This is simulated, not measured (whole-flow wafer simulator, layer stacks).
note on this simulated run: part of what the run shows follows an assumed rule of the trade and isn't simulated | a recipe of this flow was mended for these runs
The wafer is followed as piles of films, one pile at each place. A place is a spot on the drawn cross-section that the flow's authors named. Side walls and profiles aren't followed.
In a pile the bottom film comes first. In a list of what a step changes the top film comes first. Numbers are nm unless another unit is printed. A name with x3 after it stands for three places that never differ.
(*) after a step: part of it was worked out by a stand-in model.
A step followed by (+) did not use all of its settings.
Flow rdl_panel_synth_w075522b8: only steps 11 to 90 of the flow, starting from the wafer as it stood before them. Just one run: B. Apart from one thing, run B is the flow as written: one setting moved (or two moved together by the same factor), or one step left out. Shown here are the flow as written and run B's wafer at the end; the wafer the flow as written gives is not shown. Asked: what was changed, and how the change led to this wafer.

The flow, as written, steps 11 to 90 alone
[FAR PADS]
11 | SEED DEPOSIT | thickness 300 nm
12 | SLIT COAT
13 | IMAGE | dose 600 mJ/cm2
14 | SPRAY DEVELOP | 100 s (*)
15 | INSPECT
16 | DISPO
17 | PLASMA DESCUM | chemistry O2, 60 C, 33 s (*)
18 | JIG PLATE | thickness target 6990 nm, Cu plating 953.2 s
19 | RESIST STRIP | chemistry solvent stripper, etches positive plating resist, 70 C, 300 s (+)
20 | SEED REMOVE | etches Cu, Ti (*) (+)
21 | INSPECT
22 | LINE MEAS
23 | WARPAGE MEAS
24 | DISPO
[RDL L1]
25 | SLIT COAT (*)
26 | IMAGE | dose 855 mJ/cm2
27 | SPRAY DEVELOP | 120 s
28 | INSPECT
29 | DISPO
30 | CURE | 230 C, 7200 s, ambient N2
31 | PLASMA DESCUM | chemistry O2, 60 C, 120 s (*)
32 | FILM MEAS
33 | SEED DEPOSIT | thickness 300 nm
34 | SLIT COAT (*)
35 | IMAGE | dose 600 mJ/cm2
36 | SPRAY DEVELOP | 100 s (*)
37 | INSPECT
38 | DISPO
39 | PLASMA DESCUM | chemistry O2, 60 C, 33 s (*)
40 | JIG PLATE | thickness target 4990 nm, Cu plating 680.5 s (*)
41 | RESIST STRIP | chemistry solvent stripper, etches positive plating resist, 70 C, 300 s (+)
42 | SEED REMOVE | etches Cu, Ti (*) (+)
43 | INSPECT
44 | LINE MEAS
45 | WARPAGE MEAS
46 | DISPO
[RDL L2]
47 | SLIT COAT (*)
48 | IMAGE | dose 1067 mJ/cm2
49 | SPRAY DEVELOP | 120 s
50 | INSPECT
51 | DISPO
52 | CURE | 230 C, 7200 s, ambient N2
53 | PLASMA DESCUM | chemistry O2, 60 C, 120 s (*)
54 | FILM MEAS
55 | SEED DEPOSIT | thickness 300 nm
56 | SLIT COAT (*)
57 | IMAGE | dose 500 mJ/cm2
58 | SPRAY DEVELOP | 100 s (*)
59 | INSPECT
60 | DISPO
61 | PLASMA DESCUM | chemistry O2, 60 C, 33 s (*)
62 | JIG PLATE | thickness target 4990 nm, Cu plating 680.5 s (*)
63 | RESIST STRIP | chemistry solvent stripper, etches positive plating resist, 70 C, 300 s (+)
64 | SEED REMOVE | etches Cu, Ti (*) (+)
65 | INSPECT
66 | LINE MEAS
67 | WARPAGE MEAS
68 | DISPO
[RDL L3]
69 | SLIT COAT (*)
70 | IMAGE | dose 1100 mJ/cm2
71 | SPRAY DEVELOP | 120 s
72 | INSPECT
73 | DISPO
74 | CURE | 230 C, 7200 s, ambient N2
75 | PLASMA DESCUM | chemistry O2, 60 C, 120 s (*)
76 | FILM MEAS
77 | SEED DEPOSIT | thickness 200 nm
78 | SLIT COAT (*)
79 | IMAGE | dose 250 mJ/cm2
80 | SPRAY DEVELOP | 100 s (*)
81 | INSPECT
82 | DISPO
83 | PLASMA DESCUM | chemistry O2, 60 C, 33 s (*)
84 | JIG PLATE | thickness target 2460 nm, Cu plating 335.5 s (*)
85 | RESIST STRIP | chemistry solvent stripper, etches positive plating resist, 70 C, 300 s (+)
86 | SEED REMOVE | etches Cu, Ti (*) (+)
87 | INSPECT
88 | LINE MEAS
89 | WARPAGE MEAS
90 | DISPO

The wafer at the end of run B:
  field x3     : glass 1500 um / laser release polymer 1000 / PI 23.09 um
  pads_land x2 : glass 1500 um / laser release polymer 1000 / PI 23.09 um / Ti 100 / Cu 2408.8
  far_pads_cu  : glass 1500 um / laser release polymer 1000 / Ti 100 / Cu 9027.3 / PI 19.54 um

The reason: step 18, JIG PLATE: Cu plating 1239 s was run, while the flow as written has Cu plating 953.2 s.

How this came from the change, step by step:
  18 | JIG PLATE | thickness target 6990 nm, Cu plating 953.2 s
      far_pads_cu, rdl_l1_land, rdl_l1_via: +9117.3 Cu (it would be, as written: +7014.2 Cu)
  25 | SLIT COAT (*)
      field x3, rdl_l2_cu, rdl_l2_space and 10 more: +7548 PI (new film) (it would be, as written: +6915.1 PI (new film))
      far_pads_cu: +4265.6 PI (new film) (it would be, as written: +4450.5 PI (new film))
      (and at 2 other places as well)
  34 | SLIT COAT (*)
      far_pads_cu: +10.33 um ILINE-POS-THICK-GRADE-A (new film) (it would be, as written: +10.3 um ILINE-POS-THICK-GRADE-A (new film))
      rdl_l1_cu: +13.15 um ILINE-POS-THICK-GRADE-A (new film) (it would be, as written: +12.38 um ILINE-POS-THICK-GRADE-A (new film))
      (and at 2 other places as well)
  36 | SPRAY DEVELOP | 100 s (*)
      rdl_l1_cu: -13.15 um ILINE-POS-THICK-GRADE-A (all of it) (it would be, as written: -12.38 um ILINE-POS-THICK-GRADE-A (all of it))
      rdl_l1_via: -13.3 um ILINE-POS-THICK-GRADE-A (all of it) (it would be, as written: -13.33 um ILINE-POS-THICK-GRADE-A (all of it))
  41 | RESIST STRIP | chemistry solvent stripper, etches positive plating resist, 70 C, 300 s (+)
      far_pads_cu: -10.3 um ILINE-POS-THICK-GRADE-A (all of it) (it would be, as written: -10.27 um ILINE-POS-THICK-GRADE-A (all of it))
      rdl_l1_space: -13.2 um ILINE-POS-THICK-GRADE-A (all of it) (it would be, as written: -12.36 um ILINE-POS-THICK-GRADE-A (all of it))
  47 | SLIT COAT (*)
      rdl_l1_space: +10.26 um PI (it would be, as written: +9924.5 PI)
      far_pads_cu: +7493.7 PI (it would be, as written: +7707.8 PI)
      (and at 3 other places as well)
  56 | SLIT COAT (*)
      rdl_l1_cu: +10.26 um ILINE-POS-THICK-GRADE-A (new film) (it would be, as written: +10.04 um ILINE-POS-THICK-GRADE-A (new film))
      rdl_l1_space: +11.23 um ILINE-POS-THICK-GRADE-A (new film) (it would be, as written: +11.02 um ILINE-POS-THICK-GRADE-A (new film))
      (and at 1 other place as well)
  63 | RESIST STRIP | chemistry solvent stripper, etches positive plating resist, 70 C, 300 s (+)
      rdl_l1_cu: -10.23 um ILINE-POS-THICK-GRADE-A (all of it) (it would be, as written: -10.01 um ILINE-POS-THICK-GRADE-A (all of it))
      rdl_l1_space: -11.2 um ILINE-POS-THICK-GRADE-A (all of it) (it would be, as written: -10.99 um ILINE-POS-THICK-GRADE-A (all of it))
      (and at 1 other place as well)
  69 | SLIT COAT (*)
      rdl_l1_cu: +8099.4 PI (it would be, as written: +7912.4 PI)
      rdl_l1_land: +6393.5 PI (it would be, as written: +6541.5 PI)
  78 | SLIT COAT (*)
      rdl_l1_land: +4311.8 ILINE-POS-THICK-GRADE-A (new film) (it would be, as written: +4415.5 ILINE-POS-THICK-GRADE-A (new film))
      rdl_l1_via: +4493.5 ILINE-POS-THICK-GRADE-A (new film) (it would be, as written: +4607.1 ILINE-POS-THICK-GRADE-A (new film))
  85 | RESIST STRIP | chemistry solvent stripper, etches positive plating resist, 70 C, 300 s (+)
      rdl_l1_land: -4282.1 ILINE-POS-THICK-GRADE-A (all of it) (it would be, as written: -4385.8 ILINE-POS-THICK-GRADE-A (all of it))
      rdl_l1_via: -4463.8 ILINE-POS-THICK-GRADE-A (all of it) (it would be, as written: -4577.4 ILINE-POS-THICK-GRADE-A (all of it))
